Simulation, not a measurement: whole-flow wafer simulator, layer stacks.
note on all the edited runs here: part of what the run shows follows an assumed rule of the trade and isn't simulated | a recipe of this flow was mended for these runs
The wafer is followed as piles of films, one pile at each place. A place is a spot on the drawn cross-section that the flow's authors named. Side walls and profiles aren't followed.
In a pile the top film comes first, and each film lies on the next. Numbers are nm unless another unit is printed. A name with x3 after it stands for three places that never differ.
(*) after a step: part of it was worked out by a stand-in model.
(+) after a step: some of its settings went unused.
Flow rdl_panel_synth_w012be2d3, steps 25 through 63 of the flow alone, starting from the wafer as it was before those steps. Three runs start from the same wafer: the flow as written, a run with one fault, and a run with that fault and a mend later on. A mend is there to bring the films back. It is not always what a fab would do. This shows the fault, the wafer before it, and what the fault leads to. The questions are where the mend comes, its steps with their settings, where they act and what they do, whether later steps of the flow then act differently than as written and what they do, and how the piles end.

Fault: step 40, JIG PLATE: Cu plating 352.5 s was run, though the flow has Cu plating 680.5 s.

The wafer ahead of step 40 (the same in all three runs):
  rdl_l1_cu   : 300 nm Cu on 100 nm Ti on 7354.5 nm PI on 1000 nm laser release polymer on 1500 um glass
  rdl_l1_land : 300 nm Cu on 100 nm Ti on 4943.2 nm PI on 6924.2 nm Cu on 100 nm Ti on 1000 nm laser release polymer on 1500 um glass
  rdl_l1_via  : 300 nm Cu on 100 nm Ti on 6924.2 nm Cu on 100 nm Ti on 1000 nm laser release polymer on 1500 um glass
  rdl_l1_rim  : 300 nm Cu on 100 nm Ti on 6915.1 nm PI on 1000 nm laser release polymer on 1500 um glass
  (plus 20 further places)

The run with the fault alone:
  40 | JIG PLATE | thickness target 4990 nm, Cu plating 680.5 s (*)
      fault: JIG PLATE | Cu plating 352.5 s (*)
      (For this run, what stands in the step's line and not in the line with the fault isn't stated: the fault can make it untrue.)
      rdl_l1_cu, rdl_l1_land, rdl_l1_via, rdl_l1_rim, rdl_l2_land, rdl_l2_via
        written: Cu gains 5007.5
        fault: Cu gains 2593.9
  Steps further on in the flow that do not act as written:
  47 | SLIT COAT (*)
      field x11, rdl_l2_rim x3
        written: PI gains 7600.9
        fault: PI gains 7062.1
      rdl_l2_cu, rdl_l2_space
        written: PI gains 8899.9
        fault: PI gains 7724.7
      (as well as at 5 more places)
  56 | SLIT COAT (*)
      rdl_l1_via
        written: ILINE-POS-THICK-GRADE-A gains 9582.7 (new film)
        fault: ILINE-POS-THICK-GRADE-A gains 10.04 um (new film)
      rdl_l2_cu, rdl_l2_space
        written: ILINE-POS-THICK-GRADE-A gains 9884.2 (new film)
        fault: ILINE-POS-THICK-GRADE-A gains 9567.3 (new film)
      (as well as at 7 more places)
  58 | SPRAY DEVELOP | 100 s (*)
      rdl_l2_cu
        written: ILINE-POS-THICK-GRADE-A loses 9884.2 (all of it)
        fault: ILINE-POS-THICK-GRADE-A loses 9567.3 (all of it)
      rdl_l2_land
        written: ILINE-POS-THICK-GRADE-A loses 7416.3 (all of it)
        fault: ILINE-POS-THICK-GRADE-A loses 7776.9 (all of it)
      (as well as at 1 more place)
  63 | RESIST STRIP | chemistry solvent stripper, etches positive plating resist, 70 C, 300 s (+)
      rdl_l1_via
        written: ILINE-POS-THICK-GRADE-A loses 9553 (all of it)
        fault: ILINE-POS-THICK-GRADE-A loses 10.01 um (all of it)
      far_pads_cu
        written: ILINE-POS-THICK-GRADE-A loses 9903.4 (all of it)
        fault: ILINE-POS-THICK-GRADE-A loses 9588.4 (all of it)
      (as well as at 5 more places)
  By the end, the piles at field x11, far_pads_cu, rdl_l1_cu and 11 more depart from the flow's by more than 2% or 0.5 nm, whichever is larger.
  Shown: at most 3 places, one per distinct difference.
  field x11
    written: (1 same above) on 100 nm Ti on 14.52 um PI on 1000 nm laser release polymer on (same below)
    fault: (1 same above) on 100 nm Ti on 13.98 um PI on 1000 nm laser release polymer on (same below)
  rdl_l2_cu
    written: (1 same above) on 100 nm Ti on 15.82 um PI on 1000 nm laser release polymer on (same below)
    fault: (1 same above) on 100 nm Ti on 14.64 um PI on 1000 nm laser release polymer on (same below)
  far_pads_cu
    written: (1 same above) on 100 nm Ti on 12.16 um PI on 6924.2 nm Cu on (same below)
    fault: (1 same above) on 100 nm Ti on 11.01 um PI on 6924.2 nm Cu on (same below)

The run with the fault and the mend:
  The mend stands after step 40.
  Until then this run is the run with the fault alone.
  40a | JIG PLATE | Cu plating 328 s (*) (the flow's step 40 again, with other settings)
      rdl_l1_cu, rdl_l1_land, rdl_l1_via, rdl_l1_rim, rdl_l2_land, rdl_l2_via
        Cu gains 2413.6
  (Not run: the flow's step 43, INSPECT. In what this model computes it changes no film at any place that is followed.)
  None of the later steps of the flow acts differently than as written at any place that is followed.
  At every place that both follow, the piles at the end match the flow's.
